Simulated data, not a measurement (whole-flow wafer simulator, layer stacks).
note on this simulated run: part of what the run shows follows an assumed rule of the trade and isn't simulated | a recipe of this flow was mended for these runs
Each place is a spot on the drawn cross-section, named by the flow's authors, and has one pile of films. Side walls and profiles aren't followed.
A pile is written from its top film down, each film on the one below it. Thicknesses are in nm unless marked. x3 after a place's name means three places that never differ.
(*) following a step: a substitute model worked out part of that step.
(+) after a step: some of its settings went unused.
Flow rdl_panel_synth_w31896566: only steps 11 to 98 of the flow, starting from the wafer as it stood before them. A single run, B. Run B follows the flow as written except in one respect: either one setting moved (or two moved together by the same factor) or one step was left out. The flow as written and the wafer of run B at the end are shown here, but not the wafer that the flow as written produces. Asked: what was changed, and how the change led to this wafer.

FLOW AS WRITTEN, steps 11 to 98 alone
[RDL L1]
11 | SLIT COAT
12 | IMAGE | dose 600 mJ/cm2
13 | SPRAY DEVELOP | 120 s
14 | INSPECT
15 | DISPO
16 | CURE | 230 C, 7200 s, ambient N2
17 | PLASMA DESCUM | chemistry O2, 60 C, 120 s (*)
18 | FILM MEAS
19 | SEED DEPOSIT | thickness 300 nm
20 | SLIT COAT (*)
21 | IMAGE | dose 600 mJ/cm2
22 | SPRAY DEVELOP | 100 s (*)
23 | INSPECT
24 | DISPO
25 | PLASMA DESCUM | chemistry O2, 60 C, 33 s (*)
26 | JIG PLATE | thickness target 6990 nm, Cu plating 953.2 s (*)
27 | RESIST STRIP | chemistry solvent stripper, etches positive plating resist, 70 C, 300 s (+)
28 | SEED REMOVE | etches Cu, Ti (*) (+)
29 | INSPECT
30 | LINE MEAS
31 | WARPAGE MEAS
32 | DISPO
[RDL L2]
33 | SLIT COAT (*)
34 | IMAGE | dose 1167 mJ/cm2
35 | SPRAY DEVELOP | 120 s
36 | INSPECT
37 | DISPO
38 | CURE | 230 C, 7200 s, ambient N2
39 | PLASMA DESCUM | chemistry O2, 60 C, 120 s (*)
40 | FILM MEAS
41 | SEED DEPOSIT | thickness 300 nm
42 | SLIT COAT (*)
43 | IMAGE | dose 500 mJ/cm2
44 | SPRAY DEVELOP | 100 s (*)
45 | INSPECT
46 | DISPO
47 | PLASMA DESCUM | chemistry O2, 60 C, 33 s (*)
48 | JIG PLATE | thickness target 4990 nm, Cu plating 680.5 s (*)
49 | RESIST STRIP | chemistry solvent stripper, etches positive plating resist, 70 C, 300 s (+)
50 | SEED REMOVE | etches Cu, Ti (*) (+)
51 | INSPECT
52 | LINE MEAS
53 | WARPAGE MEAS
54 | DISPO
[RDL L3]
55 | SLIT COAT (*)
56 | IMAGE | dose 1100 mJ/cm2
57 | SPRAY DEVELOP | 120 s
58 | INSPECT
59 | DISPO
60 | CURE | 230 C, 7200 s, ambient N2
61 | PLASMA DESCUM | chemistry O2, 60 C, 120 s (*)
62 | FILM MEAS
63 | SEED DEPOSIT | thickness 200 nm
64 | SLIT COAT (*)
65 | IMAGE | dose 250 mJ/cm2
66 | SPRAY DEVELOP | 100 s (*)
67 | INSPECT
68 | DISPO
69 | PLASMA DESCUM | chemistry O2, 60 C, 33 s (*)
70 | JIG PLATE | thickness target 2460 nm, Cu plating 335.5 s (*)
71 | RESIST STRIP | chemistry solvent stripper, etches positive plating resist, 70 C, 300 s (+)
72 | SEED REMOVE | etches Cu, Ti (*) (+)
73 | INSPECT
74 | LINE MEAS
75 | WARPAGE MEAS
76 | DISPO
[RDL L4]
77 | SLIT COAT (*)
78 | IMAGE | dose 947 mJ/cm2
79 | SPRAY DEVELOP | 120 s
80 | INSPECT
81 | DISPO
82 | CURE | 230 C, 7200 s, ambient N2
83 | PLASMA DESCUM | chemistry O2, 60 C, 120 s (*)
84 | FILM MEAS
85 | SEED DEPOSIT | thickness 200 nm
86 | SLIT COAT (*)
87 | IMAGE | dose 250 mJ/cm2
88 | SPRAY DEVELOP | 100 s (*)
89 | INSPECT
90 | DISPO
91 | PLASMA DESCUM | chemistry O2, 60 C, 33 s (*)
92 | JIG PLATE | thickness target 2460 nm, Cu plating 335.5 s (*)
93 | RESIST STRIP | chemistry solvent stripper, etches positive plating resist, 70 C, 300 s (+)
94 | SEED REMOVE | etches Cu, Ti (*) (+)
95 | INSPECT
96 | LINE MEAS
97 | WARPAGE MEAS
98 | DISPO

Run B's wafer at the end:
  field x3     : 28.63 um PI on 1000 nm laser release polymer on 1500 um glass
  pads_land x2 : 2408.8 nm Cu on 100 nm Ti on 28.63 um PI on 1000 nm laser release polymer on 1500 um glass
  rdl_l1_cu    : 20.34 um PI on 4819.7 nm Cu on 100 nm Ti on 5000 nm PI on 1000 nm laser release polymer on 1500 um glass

Cause: step 26, JIG PLATE: Cu plating 667.2 s was run, though the flow has Cu plating 953.2 s.

Step by step, how the change led to this:
  26 | JIG PLATE | thickness target 6990 nm, Cu plating 953.2 s (*)
      rdl_l1_cu, rdl_l1_via, rdl_l1_rim, rdl_l2_land, rdl_l2_via: Cu gains 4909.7 (it would be, as written: Cu gains 7014.2)
  33 | SLIT COAT (*)
      rdl_l1_space: PI gains 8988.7 (it would be, as written: PI gains 10.38 um)
      field x3, rdl_l3_cu, rdl_l3_space and 9 more: PI gains 7578.7 (it would be, as written: PI gains 8062.5)
      (also at 5 further places)
  42 | SLIT COAT (*)
      rdl_l2_cu, rdl_l2_space: ILINE-POS-THICK-GRADE-A gains 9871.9 (new film) (it would be, as written: ILINE-POS-THICK-GRADE-A gains 10.13 um (new film))
      rdl_l1_space: ILINE-POS-THICK-GRADE-A gains 10.23 um (new film) (it would be, as written: ILINE-POS-THICK-GRADE-A gains 10.52 um (new film))
      (also at 3 further places)
  44 | SPRAY DEVELOP | 100 s (*)
      rdl_l2_cu: ILINE-POS-THICK-GRADE-A loses 9871.9 (all of it) (it would be, as written: ILINE-POS-THICK-GRADE-A loses 10.13 um (all of it))
      rdl_l2_land: ILINE-POS-THICK-GRADE-A loses 7430.4 (all of it) (it would be, as written: ILINE-POS-THICK-GRADE-A loses 7139.5 (all of it))
      (also at 1 further place)
  49 | RESIST STRIP | chemistry solvent stripper, etches positive plating resist, 70 C, 300 s (+)
      rdl_l2_space: ILINE-POS-THICK-GRADE-A loses 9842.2 (all of it) (it would be, as written: ILINE-POS-THICK-GRADE-A loses 10.1 um (all of it))
      rdl_l1_space: ILINE-POS-THICK-GRADE-A loses 10.2 um (all of it) (it would be, as written: ILINE-POS-THICK-GRADE-A loses 10.49 um (all of it))
      (also at 1 further place)
  55 | SLIT COAT (*)
      rdl_l1_space: PI gains 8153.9 (it would be, as written: PI gains 8409.5)
      rdl_l1_via: PI gains 8239.9 (it would be, as written: PI gains 8010.4)
      (also at 4 further places)
  64 | SLIT COAT (*)
      rdl_l1_space: ILINE-POS-THICK-GRADE-A gains 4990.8 (new film) (it would be, as written: ILINE-POS-THICK-GRADE-A gains 5109.9 (new film))
      rdl_l1_via: ILINE-POS-THICK-GRADE-A gains 5118.1 (new film) (it would be, as written: ILINE-POS-THICK-GRADE-A gains 4989.6 (new film))
      (also at 3 further places)
  71 | RESIST STRIP | chemistry solvent stripper, etches positive plating resist, 70 C, 300 s (+)
      rdl_l1_space: ILINE-POS-THICK-GRADE-A loses 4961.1 (all of it) (it would be, as written: ILINE-POS-THICK-GRADE-A loses 5080.2 (all of it))
      rdl_l1_via: ILINE-POS-THICK-GRADE-A loses 5088.4 (all of it) (it would be, as written: ILINE-POS-THICK-GRADE-A loses 4959.9 (all of it))
      (also at 3 further places)
